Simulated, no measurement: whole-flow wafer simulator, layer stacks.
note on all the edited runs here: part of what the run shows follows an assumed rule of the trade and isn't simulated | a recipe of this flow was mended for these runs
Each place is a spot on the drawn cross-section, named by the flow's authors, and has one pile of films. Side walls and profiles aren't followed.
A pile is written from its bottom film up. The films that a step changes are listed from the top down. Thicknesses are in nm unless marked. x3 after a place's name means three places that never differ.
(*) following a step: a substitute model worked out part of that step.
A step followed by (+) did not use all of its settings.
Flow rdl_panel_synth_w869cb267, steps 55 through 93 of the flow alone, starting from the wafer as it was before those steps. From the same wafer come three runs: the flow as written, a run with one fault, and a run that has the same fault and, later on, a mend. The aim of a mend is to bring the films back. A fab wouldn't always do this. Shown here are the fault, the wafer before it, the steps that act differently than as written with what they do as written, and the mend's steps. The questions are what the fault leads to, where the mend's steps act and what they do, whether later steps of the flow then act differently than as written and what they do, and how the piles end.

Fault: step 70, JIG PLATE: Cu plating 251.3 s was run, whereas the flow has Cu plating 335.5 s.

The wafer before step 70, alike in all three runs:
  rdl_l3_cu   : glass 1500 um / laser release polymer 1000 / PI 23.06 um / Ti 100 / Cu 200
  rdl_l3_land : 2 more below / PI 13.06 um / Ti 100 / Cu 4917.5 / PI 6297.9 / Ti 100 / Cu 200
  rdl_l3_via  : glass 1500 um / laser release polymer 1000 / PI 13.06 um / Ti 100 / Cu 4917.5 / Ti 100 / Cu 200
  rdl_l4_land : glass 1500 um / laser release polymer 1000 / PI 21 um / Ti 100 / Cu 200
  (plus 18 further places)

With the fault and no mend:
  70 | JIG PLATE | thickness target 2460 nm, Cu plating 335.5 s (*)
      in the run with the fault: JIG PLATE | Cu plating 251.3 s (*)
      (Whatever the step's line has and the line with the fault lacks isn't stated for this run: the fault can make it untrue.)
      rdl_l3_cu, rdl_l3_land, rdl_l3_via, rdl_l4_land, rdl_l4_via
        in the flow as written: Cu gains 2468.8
        in the run with the fault: Cu gains 1849.2
  Later steps of the flow acting differently than as written (1 other step is not shown; it differs only slightly, by no more than 2% or 0.5 nm, whichever is larger):
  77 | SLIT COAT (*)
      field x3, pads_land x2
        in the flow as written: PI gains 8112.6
        in the run with the fault: PI gains 7691.2
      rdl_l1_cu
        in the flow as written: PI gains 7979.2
        in the run with the fault: PI gains 7560
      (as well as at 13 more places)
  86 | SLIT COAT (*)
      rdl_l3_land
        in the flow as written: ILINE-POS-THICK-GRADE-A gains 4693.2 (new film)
        in the run with the fault: ILINE-POS-THICK-GRADE-A gains 4877.8 (new film)
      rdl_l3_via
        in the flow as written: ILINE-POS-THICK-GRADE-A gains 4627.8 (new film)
        in the run with the fault: ILINE-POS-THICK-GRADE-A gains 4867.8 (new film)
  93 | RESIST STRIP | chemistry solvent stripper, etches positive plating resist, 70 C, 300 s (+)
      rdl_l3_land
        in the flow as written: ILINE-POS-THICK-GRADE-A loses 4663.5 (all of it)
        in the run with the fault: ILINE-POS-THICK-GRADE-A loses 4848.1 (all of it)
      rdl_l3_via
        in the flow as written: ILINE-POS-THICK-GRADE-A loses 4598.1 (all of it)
        in the run with the fault: ILINE-POS-THICK-GRADE-A loses 4838.1 (all of it)
  By the end, the piles at rdl_l1_cu, rdl_l2_cu, rdl_l2_land and 7 more depart from the flow's by more than 2% or 0.5 nm, whichever is larger.
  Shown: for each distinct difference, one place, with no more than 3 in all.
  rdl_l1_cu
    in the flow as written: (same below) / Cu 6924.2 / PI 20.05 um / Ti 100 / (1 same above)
    in the run with the fault: (same below) / Cu 6924.2 / PI 19.63 um / Ti 100 / (1 same above)
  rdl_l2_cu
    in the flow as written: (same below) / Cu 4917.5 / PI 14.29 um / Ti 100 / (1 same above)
    in the run with the fault: (same below) / Cu 4917.5 / PI 13.86 um / Ti 100 / (1 same above)
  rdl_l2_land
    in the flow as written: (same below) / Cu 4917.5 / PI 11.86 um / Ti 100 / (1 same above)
    in the run with the fault: (same below) / Cu 4917.5 / PI 11.45 um / Ti 100 / (1 same above)

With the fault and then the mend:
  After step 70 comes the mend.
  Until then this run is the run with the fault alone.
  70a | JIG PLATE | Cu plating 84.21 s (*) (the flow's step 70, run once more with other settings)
      rdl_l3_cu, rdl_l3_land, rdl_l3_via, rdl_l4_land, rdl_l4_via
        Cu gains 619.7
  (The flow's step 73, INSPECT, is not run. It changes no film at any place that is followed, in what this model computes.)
  Every later step of the flow that is run acts as written, at every place that is followed, to within 2% or 0.5 nm, whichever is larger.
  When the end is reached, the piles differ only a little from the flow's at the places that both follow, at most by 2% or 0.5 nm, whichever is larger.
